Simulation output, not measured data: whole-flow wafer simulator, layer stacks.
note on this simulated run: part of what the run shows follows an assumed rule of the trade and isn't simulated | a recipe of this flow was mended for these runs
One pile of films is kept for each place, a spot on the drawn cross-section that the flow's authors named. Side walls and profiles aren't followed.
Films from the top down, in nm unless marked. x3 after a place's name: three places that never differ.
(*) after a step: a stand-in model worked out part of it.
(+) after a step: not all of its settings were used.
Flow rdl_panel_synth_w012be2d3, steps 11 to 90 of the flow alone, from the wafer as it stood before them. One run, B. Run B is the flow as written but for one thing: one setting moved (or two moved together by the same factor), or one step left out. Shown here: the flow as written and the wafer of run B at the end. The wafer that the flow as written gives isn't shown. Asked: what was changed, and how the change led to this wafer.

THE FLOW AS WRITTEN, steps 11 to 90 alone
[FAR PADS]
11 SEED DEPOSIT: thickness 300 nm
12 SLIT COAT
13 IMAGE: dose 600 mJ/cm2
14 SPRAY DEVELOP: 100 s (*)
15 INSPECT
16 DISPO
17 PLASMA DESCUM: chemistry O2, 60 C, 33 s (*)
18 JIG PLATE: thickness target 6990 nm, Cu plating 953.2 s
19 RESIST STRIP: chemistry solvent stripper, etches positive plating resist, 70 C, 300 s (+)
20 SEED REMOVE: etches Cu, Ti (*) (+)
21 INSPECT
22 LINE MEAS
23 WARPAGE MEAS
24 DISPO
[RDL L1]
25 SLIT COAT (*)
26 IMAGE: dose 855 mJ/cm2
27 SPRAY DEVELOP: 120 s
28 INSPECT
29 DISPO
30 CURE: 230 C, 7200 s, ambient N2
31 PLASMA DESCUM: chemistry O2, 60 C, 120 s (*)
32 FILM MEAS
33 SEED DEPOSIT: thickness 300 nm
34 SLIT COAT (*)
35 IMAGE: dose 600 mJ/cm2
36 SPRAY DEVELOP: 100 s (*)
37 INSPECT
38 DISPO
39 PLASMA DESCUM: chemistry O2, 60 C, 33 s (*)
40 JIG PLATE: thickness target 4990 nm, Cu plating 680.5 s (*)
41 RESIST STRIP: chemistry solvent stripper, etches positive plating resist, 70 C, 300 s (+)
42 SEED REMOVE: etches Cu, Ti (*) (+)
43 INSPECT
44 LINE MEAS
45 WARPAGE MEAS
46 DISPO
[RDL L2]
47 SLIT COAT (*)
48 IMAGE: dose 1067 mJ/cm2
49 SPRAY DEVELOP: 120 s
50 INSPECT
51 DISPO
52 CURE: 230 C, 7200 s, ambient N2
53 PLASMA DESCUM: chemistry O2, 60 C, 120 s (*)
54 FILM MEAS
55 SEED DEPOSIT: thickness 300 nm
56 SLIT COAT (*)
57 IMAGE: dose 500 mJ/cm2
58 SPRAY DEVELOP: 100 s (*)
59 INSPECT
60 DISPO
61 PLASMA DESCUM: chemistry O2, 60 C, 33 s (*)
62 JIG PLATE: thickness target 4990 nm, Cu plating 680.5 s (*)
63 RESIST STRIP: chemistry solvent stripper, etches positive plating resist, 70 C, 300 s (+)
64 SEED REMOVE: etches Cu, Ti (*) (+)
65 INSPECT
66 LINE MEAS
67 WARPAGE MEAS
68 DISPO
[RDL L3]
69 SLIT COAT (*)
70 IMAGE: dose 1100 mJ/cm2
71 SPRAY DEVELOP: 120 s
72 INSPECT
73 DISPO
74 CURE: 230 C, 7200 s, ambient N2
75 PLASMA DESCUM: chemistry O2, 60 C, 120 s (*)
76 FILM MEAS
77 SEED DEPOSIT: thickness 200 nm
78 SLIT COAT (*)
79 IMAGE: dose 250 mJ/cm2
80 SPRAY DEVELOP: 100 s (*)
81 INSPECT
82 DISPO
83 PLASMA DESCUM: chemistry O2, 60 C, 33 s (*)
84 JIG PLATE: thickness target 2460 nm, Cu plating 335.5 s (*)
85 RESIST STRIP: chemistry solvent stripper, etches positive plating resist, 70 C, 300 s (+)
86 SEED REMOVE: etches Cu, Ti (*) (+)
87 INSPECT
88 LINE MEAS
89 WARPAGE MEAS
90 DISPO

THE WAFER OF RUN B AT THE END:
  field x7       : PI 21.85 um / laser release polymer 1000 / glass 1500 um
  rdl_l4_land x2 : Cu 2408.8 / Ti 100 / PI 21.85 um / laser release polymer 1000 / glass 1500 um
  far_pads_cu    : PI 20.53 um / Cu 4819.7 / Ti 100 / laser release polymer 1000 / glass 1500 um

The cause: step 18, JIG PLATE: Cu plating 667.2 s was run, where the flow has Cu plating 953.2 s.

How the change led to this, step by step:
  18 JIG PLATE: thickness target 6990 nm, Cu plating 953.2 s
      far_pads_cu, rdl_l1_land, rdl_l1_via: Cu +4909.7 (as written it would be: Cu +7014.2)
  25 SLIT COAT (*)
      field x7, rdl_l2_cu, rdl_l2_space and 10 more: PI +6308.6 (new film) (as written it would be: PI +6915.1 (new film))
      far_pads_cu: PI +4626.6 (new film) (as written it would be: PI +4450.5 (new film))
      (and at 2 more places)
  34 SLIT COAT (*)
      rdl_l1_land: ILINE-POS-THICK-GRADE-A +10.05 um (new film) (as written it would be: ILINE-POS-THICK-GRADE-A +9677 (new film))
      far_pads_cu: ILINE-POS-THICK-GRADE-A +10.65 um (new film) (as written it would be: ILINE-POS-THICK-GRADE-A +10.3 um (new film))
      (and at 3 more places)
  36 SPRAY DEVELOP: 100 s (*)
      rdl_l1_land: ILINE-POS-THICK-GRADE-A -10.05 um (all of it) (as written it would be: ILINE-POS-THICK-GRADE-A -9677 (all of it))
      rdl_l1_cu: ILINE-POS-THICK-GRADE-A -12.22 um (all of it) (as written it would be: ILINE-POS-THICK-GRADE-A -12.38 um (all of it))
      (and at 1 more place)
  41 RESIST STRIP: chemistry solvent stripper, etches positive plating resist, 70 C, 300 s (+)
      far_pads_cu: ILINE-POS-THICK-GRADE-A -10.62 um (all of it) (as written it would be: ILINE-POS-THICK-GRADE-A -10.27 um (all of it))
      rdl_l1_space: ILINE-POS-THICK-GRADE-A -12.2 um (all of it) (as written it would be: ILINE-POS-THICK-GRADE-A -12.36 um (all of it))
  47 SLIT COAT (*)
      far_pads_cu: PI +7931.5 (as written it would be: PI +7707.8)
      rdl_l1_cu: PI +5660.5 (new film) (as written it would be: PI +5962.6 (new film))
      (and at 3 more places)
  56 SLIT COAT (*)
      far_pads_cu: ILINE-POS-THICK-GRADE-A +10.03 um (new film) (as written it would be: ILINE-POS-THICK-GRADE-A +9933.1 (new film))
      rdl_l1_cu: ILINE-POS-THICK-GRADE-A +9767.9 (new film) (as written it would be: ILINE-POS-THICK-GRADE-A +10.04 um (new film))
      (and at 1 more place)
  63 RESIST STRIP: chemistry solvent stripper, etches positive plating resist, 70 C, 300 s (+)
      rdl_l1_cu: ILINE-POS-THICK-GRADE-A -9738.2 (all of it) (as written it would be: ILINE-POS-THICK-GRADE-A -10.01 um (all of it))
      rdl_l1_space: ILINE-POS-THICK-GRADE-A -10.84 um (all of it) (as written it would be: ILINE-POS-THICK-GRADE-A -10.99 um (all of it))
  69 SLIT COAT (*)
      rdl_l1_cu: PI +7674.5 (as written it would be: PI +7912.4)
      rdl_l1_land: PI +6679.2 (as written it would be: PI +6541.5)
  78 SLIT COAT (*)
      rdl_l1_land: ILINE-POS-THICK-GRADE-A +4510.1 (new film) (as written it would be: ILINE-POS-THICK-GRADE-A +4415.5 (new film))
      rdl_l1_via: ILINE-POS-THICK-GRADE-A +4711.9 (new film) (as written it would be: ILINE-POS-THICK-GRADE-A +4607.1 (new film))
  85 RESIST STRIP: chemistry solvent stripper, etches positive plating resist, 70 C, 300 s (+)
      rdl_l1_land: ILINE-POS-THICK-GRADE-A -4480.4 (all of it) (as written it would be: ILINE-POS-THICK-GRADE-A -4385.8 (all of it))
      rdl_l1_via: ILINE-POS-THICK-GRADE-A -4682.2 (all of it) (as written it would be: ILINE-POS-THICK-GRADE-A -4577.4 (all of it))
